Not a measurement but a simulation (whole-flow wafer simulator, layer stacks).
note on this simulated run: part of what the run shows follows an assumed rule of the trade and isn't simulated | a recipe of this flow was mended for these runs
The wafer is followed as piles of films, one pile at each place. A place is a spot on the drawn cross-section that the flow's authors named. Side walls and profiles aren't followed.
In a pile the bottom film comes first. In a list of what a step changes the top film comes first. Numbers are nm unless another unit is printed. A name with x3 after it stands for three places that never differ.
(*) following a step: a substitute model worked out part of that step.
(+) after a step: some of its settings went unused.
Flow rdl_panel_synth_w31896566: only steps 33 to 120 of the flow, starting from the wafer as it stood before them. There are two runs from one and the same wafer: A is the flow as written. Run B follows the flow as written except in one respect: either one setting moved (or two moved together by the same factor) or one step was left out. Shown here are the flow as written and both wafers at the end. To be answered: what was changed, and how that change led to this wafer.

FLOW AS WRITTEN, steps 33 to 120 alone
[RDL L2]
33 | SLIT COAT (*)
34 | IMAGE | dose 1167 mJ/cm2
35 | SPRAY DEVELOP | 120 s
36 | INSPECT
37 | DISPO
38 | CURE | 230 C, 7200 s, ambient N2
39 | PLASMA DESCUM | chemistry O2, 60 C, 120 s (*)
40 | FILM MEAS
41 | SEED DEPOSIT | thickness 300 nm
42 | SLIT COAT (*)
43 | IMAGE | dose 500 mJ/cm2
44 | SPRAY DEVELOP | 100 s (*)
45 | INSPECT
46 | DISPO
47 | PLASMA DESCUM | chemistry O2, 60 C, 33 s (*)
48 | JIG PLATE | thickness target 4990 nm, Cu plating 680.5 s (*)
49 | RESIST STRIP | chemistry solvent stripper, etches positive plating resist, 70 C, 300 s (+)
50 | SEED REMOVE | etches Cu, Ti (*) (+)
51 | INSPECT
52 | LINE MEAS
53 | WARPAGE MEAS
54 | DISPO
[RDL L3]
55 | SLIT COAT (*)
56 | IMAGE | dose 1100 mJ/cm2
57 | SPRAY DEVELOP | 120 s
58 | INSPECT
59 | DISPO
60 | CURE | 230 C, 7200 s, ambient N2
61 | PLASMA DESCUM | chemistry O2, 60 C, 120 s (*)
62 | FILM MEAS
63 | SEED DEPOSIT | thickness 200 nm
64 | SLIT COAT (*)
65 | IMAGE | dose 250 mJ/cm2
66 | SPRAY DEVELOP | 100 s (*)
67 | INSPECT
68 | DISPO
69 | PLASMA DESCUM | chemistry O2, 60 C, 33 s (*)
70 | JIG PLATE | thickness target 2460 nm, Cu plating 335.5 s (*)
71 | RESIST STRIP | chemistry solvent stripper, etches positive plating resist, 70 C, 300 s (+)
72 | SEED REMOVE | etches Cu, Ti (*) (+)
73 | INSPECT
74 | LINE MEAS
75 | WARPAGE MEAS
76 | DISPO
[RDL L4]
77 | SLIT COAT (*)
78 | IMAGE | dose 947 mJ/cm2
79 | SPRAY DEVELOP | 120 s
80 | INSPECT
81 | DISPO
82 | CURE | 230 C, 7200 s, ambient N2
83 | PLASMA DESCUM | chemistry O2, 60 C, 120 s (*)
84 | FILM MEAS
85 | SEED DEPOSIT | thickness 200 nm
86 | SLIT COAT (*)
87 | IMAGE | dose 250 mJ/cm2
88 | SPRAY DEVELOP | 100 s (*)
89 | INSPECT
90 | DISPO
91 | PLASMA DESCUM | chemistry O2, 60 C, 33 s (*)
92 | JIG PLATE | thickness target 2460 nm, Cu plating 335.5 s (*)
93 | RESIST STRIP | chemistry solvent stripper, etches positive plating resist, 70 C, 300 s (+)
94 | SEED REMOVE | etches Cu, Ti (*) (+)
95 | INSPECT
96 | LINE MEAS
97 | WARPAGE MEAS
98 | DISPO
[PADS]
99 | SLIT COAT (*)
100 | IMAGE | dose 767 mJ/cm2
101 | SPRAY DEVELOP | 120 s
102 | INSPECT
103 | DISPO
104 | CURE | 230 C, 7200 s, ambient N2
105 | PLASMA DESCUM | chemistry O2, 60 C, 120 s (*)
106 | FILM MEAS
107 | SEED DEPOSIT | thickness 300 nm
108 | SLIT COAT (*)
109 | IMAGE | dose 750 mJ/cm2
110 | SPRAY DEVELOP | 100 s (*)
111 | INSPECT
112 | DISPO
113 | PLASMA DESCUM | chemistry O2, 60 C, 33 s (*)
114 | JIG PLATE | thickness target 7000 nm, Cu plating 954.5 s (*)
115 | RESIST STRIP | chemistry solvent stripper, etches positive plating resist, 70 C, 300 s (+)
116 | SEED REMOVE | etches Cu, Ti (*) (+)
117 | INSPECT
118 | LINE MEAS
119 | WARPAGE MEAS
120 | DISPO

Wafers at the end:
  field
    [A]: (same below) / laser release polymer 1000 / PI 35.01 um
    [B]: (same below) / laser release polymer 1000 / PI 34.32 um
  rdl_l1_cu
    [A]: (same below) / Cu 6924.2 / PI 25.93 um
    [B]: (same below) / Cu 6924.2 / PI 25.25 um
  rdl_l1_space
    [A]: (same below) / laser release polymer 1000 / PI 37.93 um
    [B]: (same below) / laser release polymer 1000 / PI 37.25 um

What caused this: step 48, JIG PLATE: Cu plating 374.3 s was run, while the flow as written has Cu plating 680.5 s.

Step by step, how the change led to this:
  48 | JIG PLATE | thickness target 4990 nm, Cu plating 680.5 s (*)
      rdl_l2_cu, rdl_l2_land, rdl_l2_via, rdl_l2_rim, rdl_l3_land, rdl_l3_via: A +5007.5 Cu | B +2754.3 Cu
  55 | SLIT COAT (*)
      rdl_l2_space: A +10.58 um PI | B +8772.7 PI
      rdl_l2_via: A +10.74 um PI (new film) | B +9601.5 PI (new film)
      (also at 18 further places)
  64 | SLIT COAT (*)
      rdl_l2_cu: A +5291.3 ILINE-POS-THICK-GRADE-A (new film) | B +5139.3 ILINE-POS-THICK-GRADE-A (new film)
      rdl_l2_space: A +5624.6 ILINE-POS-THICK-GRADE-A (new film) | B +5332.6 ILINE-POS-THICK-GRADE-A (new film)
      (also at 7 further places)
  66 | SPRAY DEVELOP | 100 s (*)
      rdl_l3_cu: A -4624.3 ILINE-POS-THICK-GRADE-A (all of it) | B -4459.4 ILINE-POS-THICK-GRADE-A (all of it)
      rdl_l3_land: A -2880.1 ILINE-POS-THICK-GRADE-A (all of it) | B -3033.3 ILINE-POS-THICK-GRADE-A (all of it)
      (also at 1 further place)
  71 | RESIST STRIP | chemistry solvent stripper, etches positive plating resist, 70 C, 300 s (+)
      rdl_l2_cu: A -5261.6 ILINE-POS-THICK-GRADE-A (all of it) | B -5109.6 ILINE-POS-THICK-GRADE-A (all of it)
      rdl_l2_space: A -5594.9 ILINE-POS-THICK-GRADE-A (all of it) | B -5302.9 ILINE-POS-THICK-GRADE-A (all of it)
      (also at 4 further places)
  77 | SLIT COAT (*)
      rdl_l2_space: A +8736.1 PI | B +8443.6 PI
      rdl_l1_rim: A +8189.4 PI | B +7838.1 PI
      (also at 5 further places)
  86 | SLIT COAT (*)
      rdl_l2_cu: A +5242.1 ILINE-POS-THICK-GRADE-A (new film) | B +5115.6 ILINE-POS-THICK-GRADE-A (new film)
      rdl_l2_space: A +5237.3 ILINE-POS-THICK-GRADE-A (new film) | B +5112.9 ILINE-POS-THICK-GRADE-A (new film)
      (also at 2 further places)
  93 | RESIST STRIP | chemistry solvent stripper, etches positive plating resist, 70 C, 300 s (+)
      rdl_l2_cu: A -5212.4 ILINE-POS-THICK-GRADE-A (all of it) | B -5085.9 ILINE-POS-THICK-GRADE-A (all of it)
      rdl_l2_space: A -5207.6 ILINE-POS-THICK-GRADE-A (all of it) | B -5083.2 ILINE-POS-THICK-GRADE-A (all of it)
      (also at 2 further places)
  99 | SLIT COAT (*)
      rdl_l2_via: A +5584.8 PI | B +5811.1 PI
  108 | SLIT COAT (*)
      rdl_l2_cu, rdl_l2_space: A +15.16 um ILINE-POS-THICK-GRADE-A (new film) | B +15.07 um ILINE-POS-THICK-GRADE-A (new film)
      rdl_l1_space: A +15.01 um ILINE-POS-THICK-GRADE-A (new film) | B +15.02 um ILINE-POS-THICK-GRADE-A (new film)
      (also at 8 further places)
  115 | RESIST STRIP | chemistry solvent stripper, etches positive plating resist, 70 C, 300 s (+)
      rdl_l2_cu, rdl_l2_space: A -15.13 um ILINE-POS-THICK-GRADE-A (all of it) | B -15.04 um ILINE-POS-THICK-GRADE-A (all of it)
      rdl_l1_space: A -14.98 um ILINE-POS-THICK-GRADE-A (all of it) | B -14.99 um ILINE-POS-THICK-GRADE-A (all of it)
      (also at 8 further places)
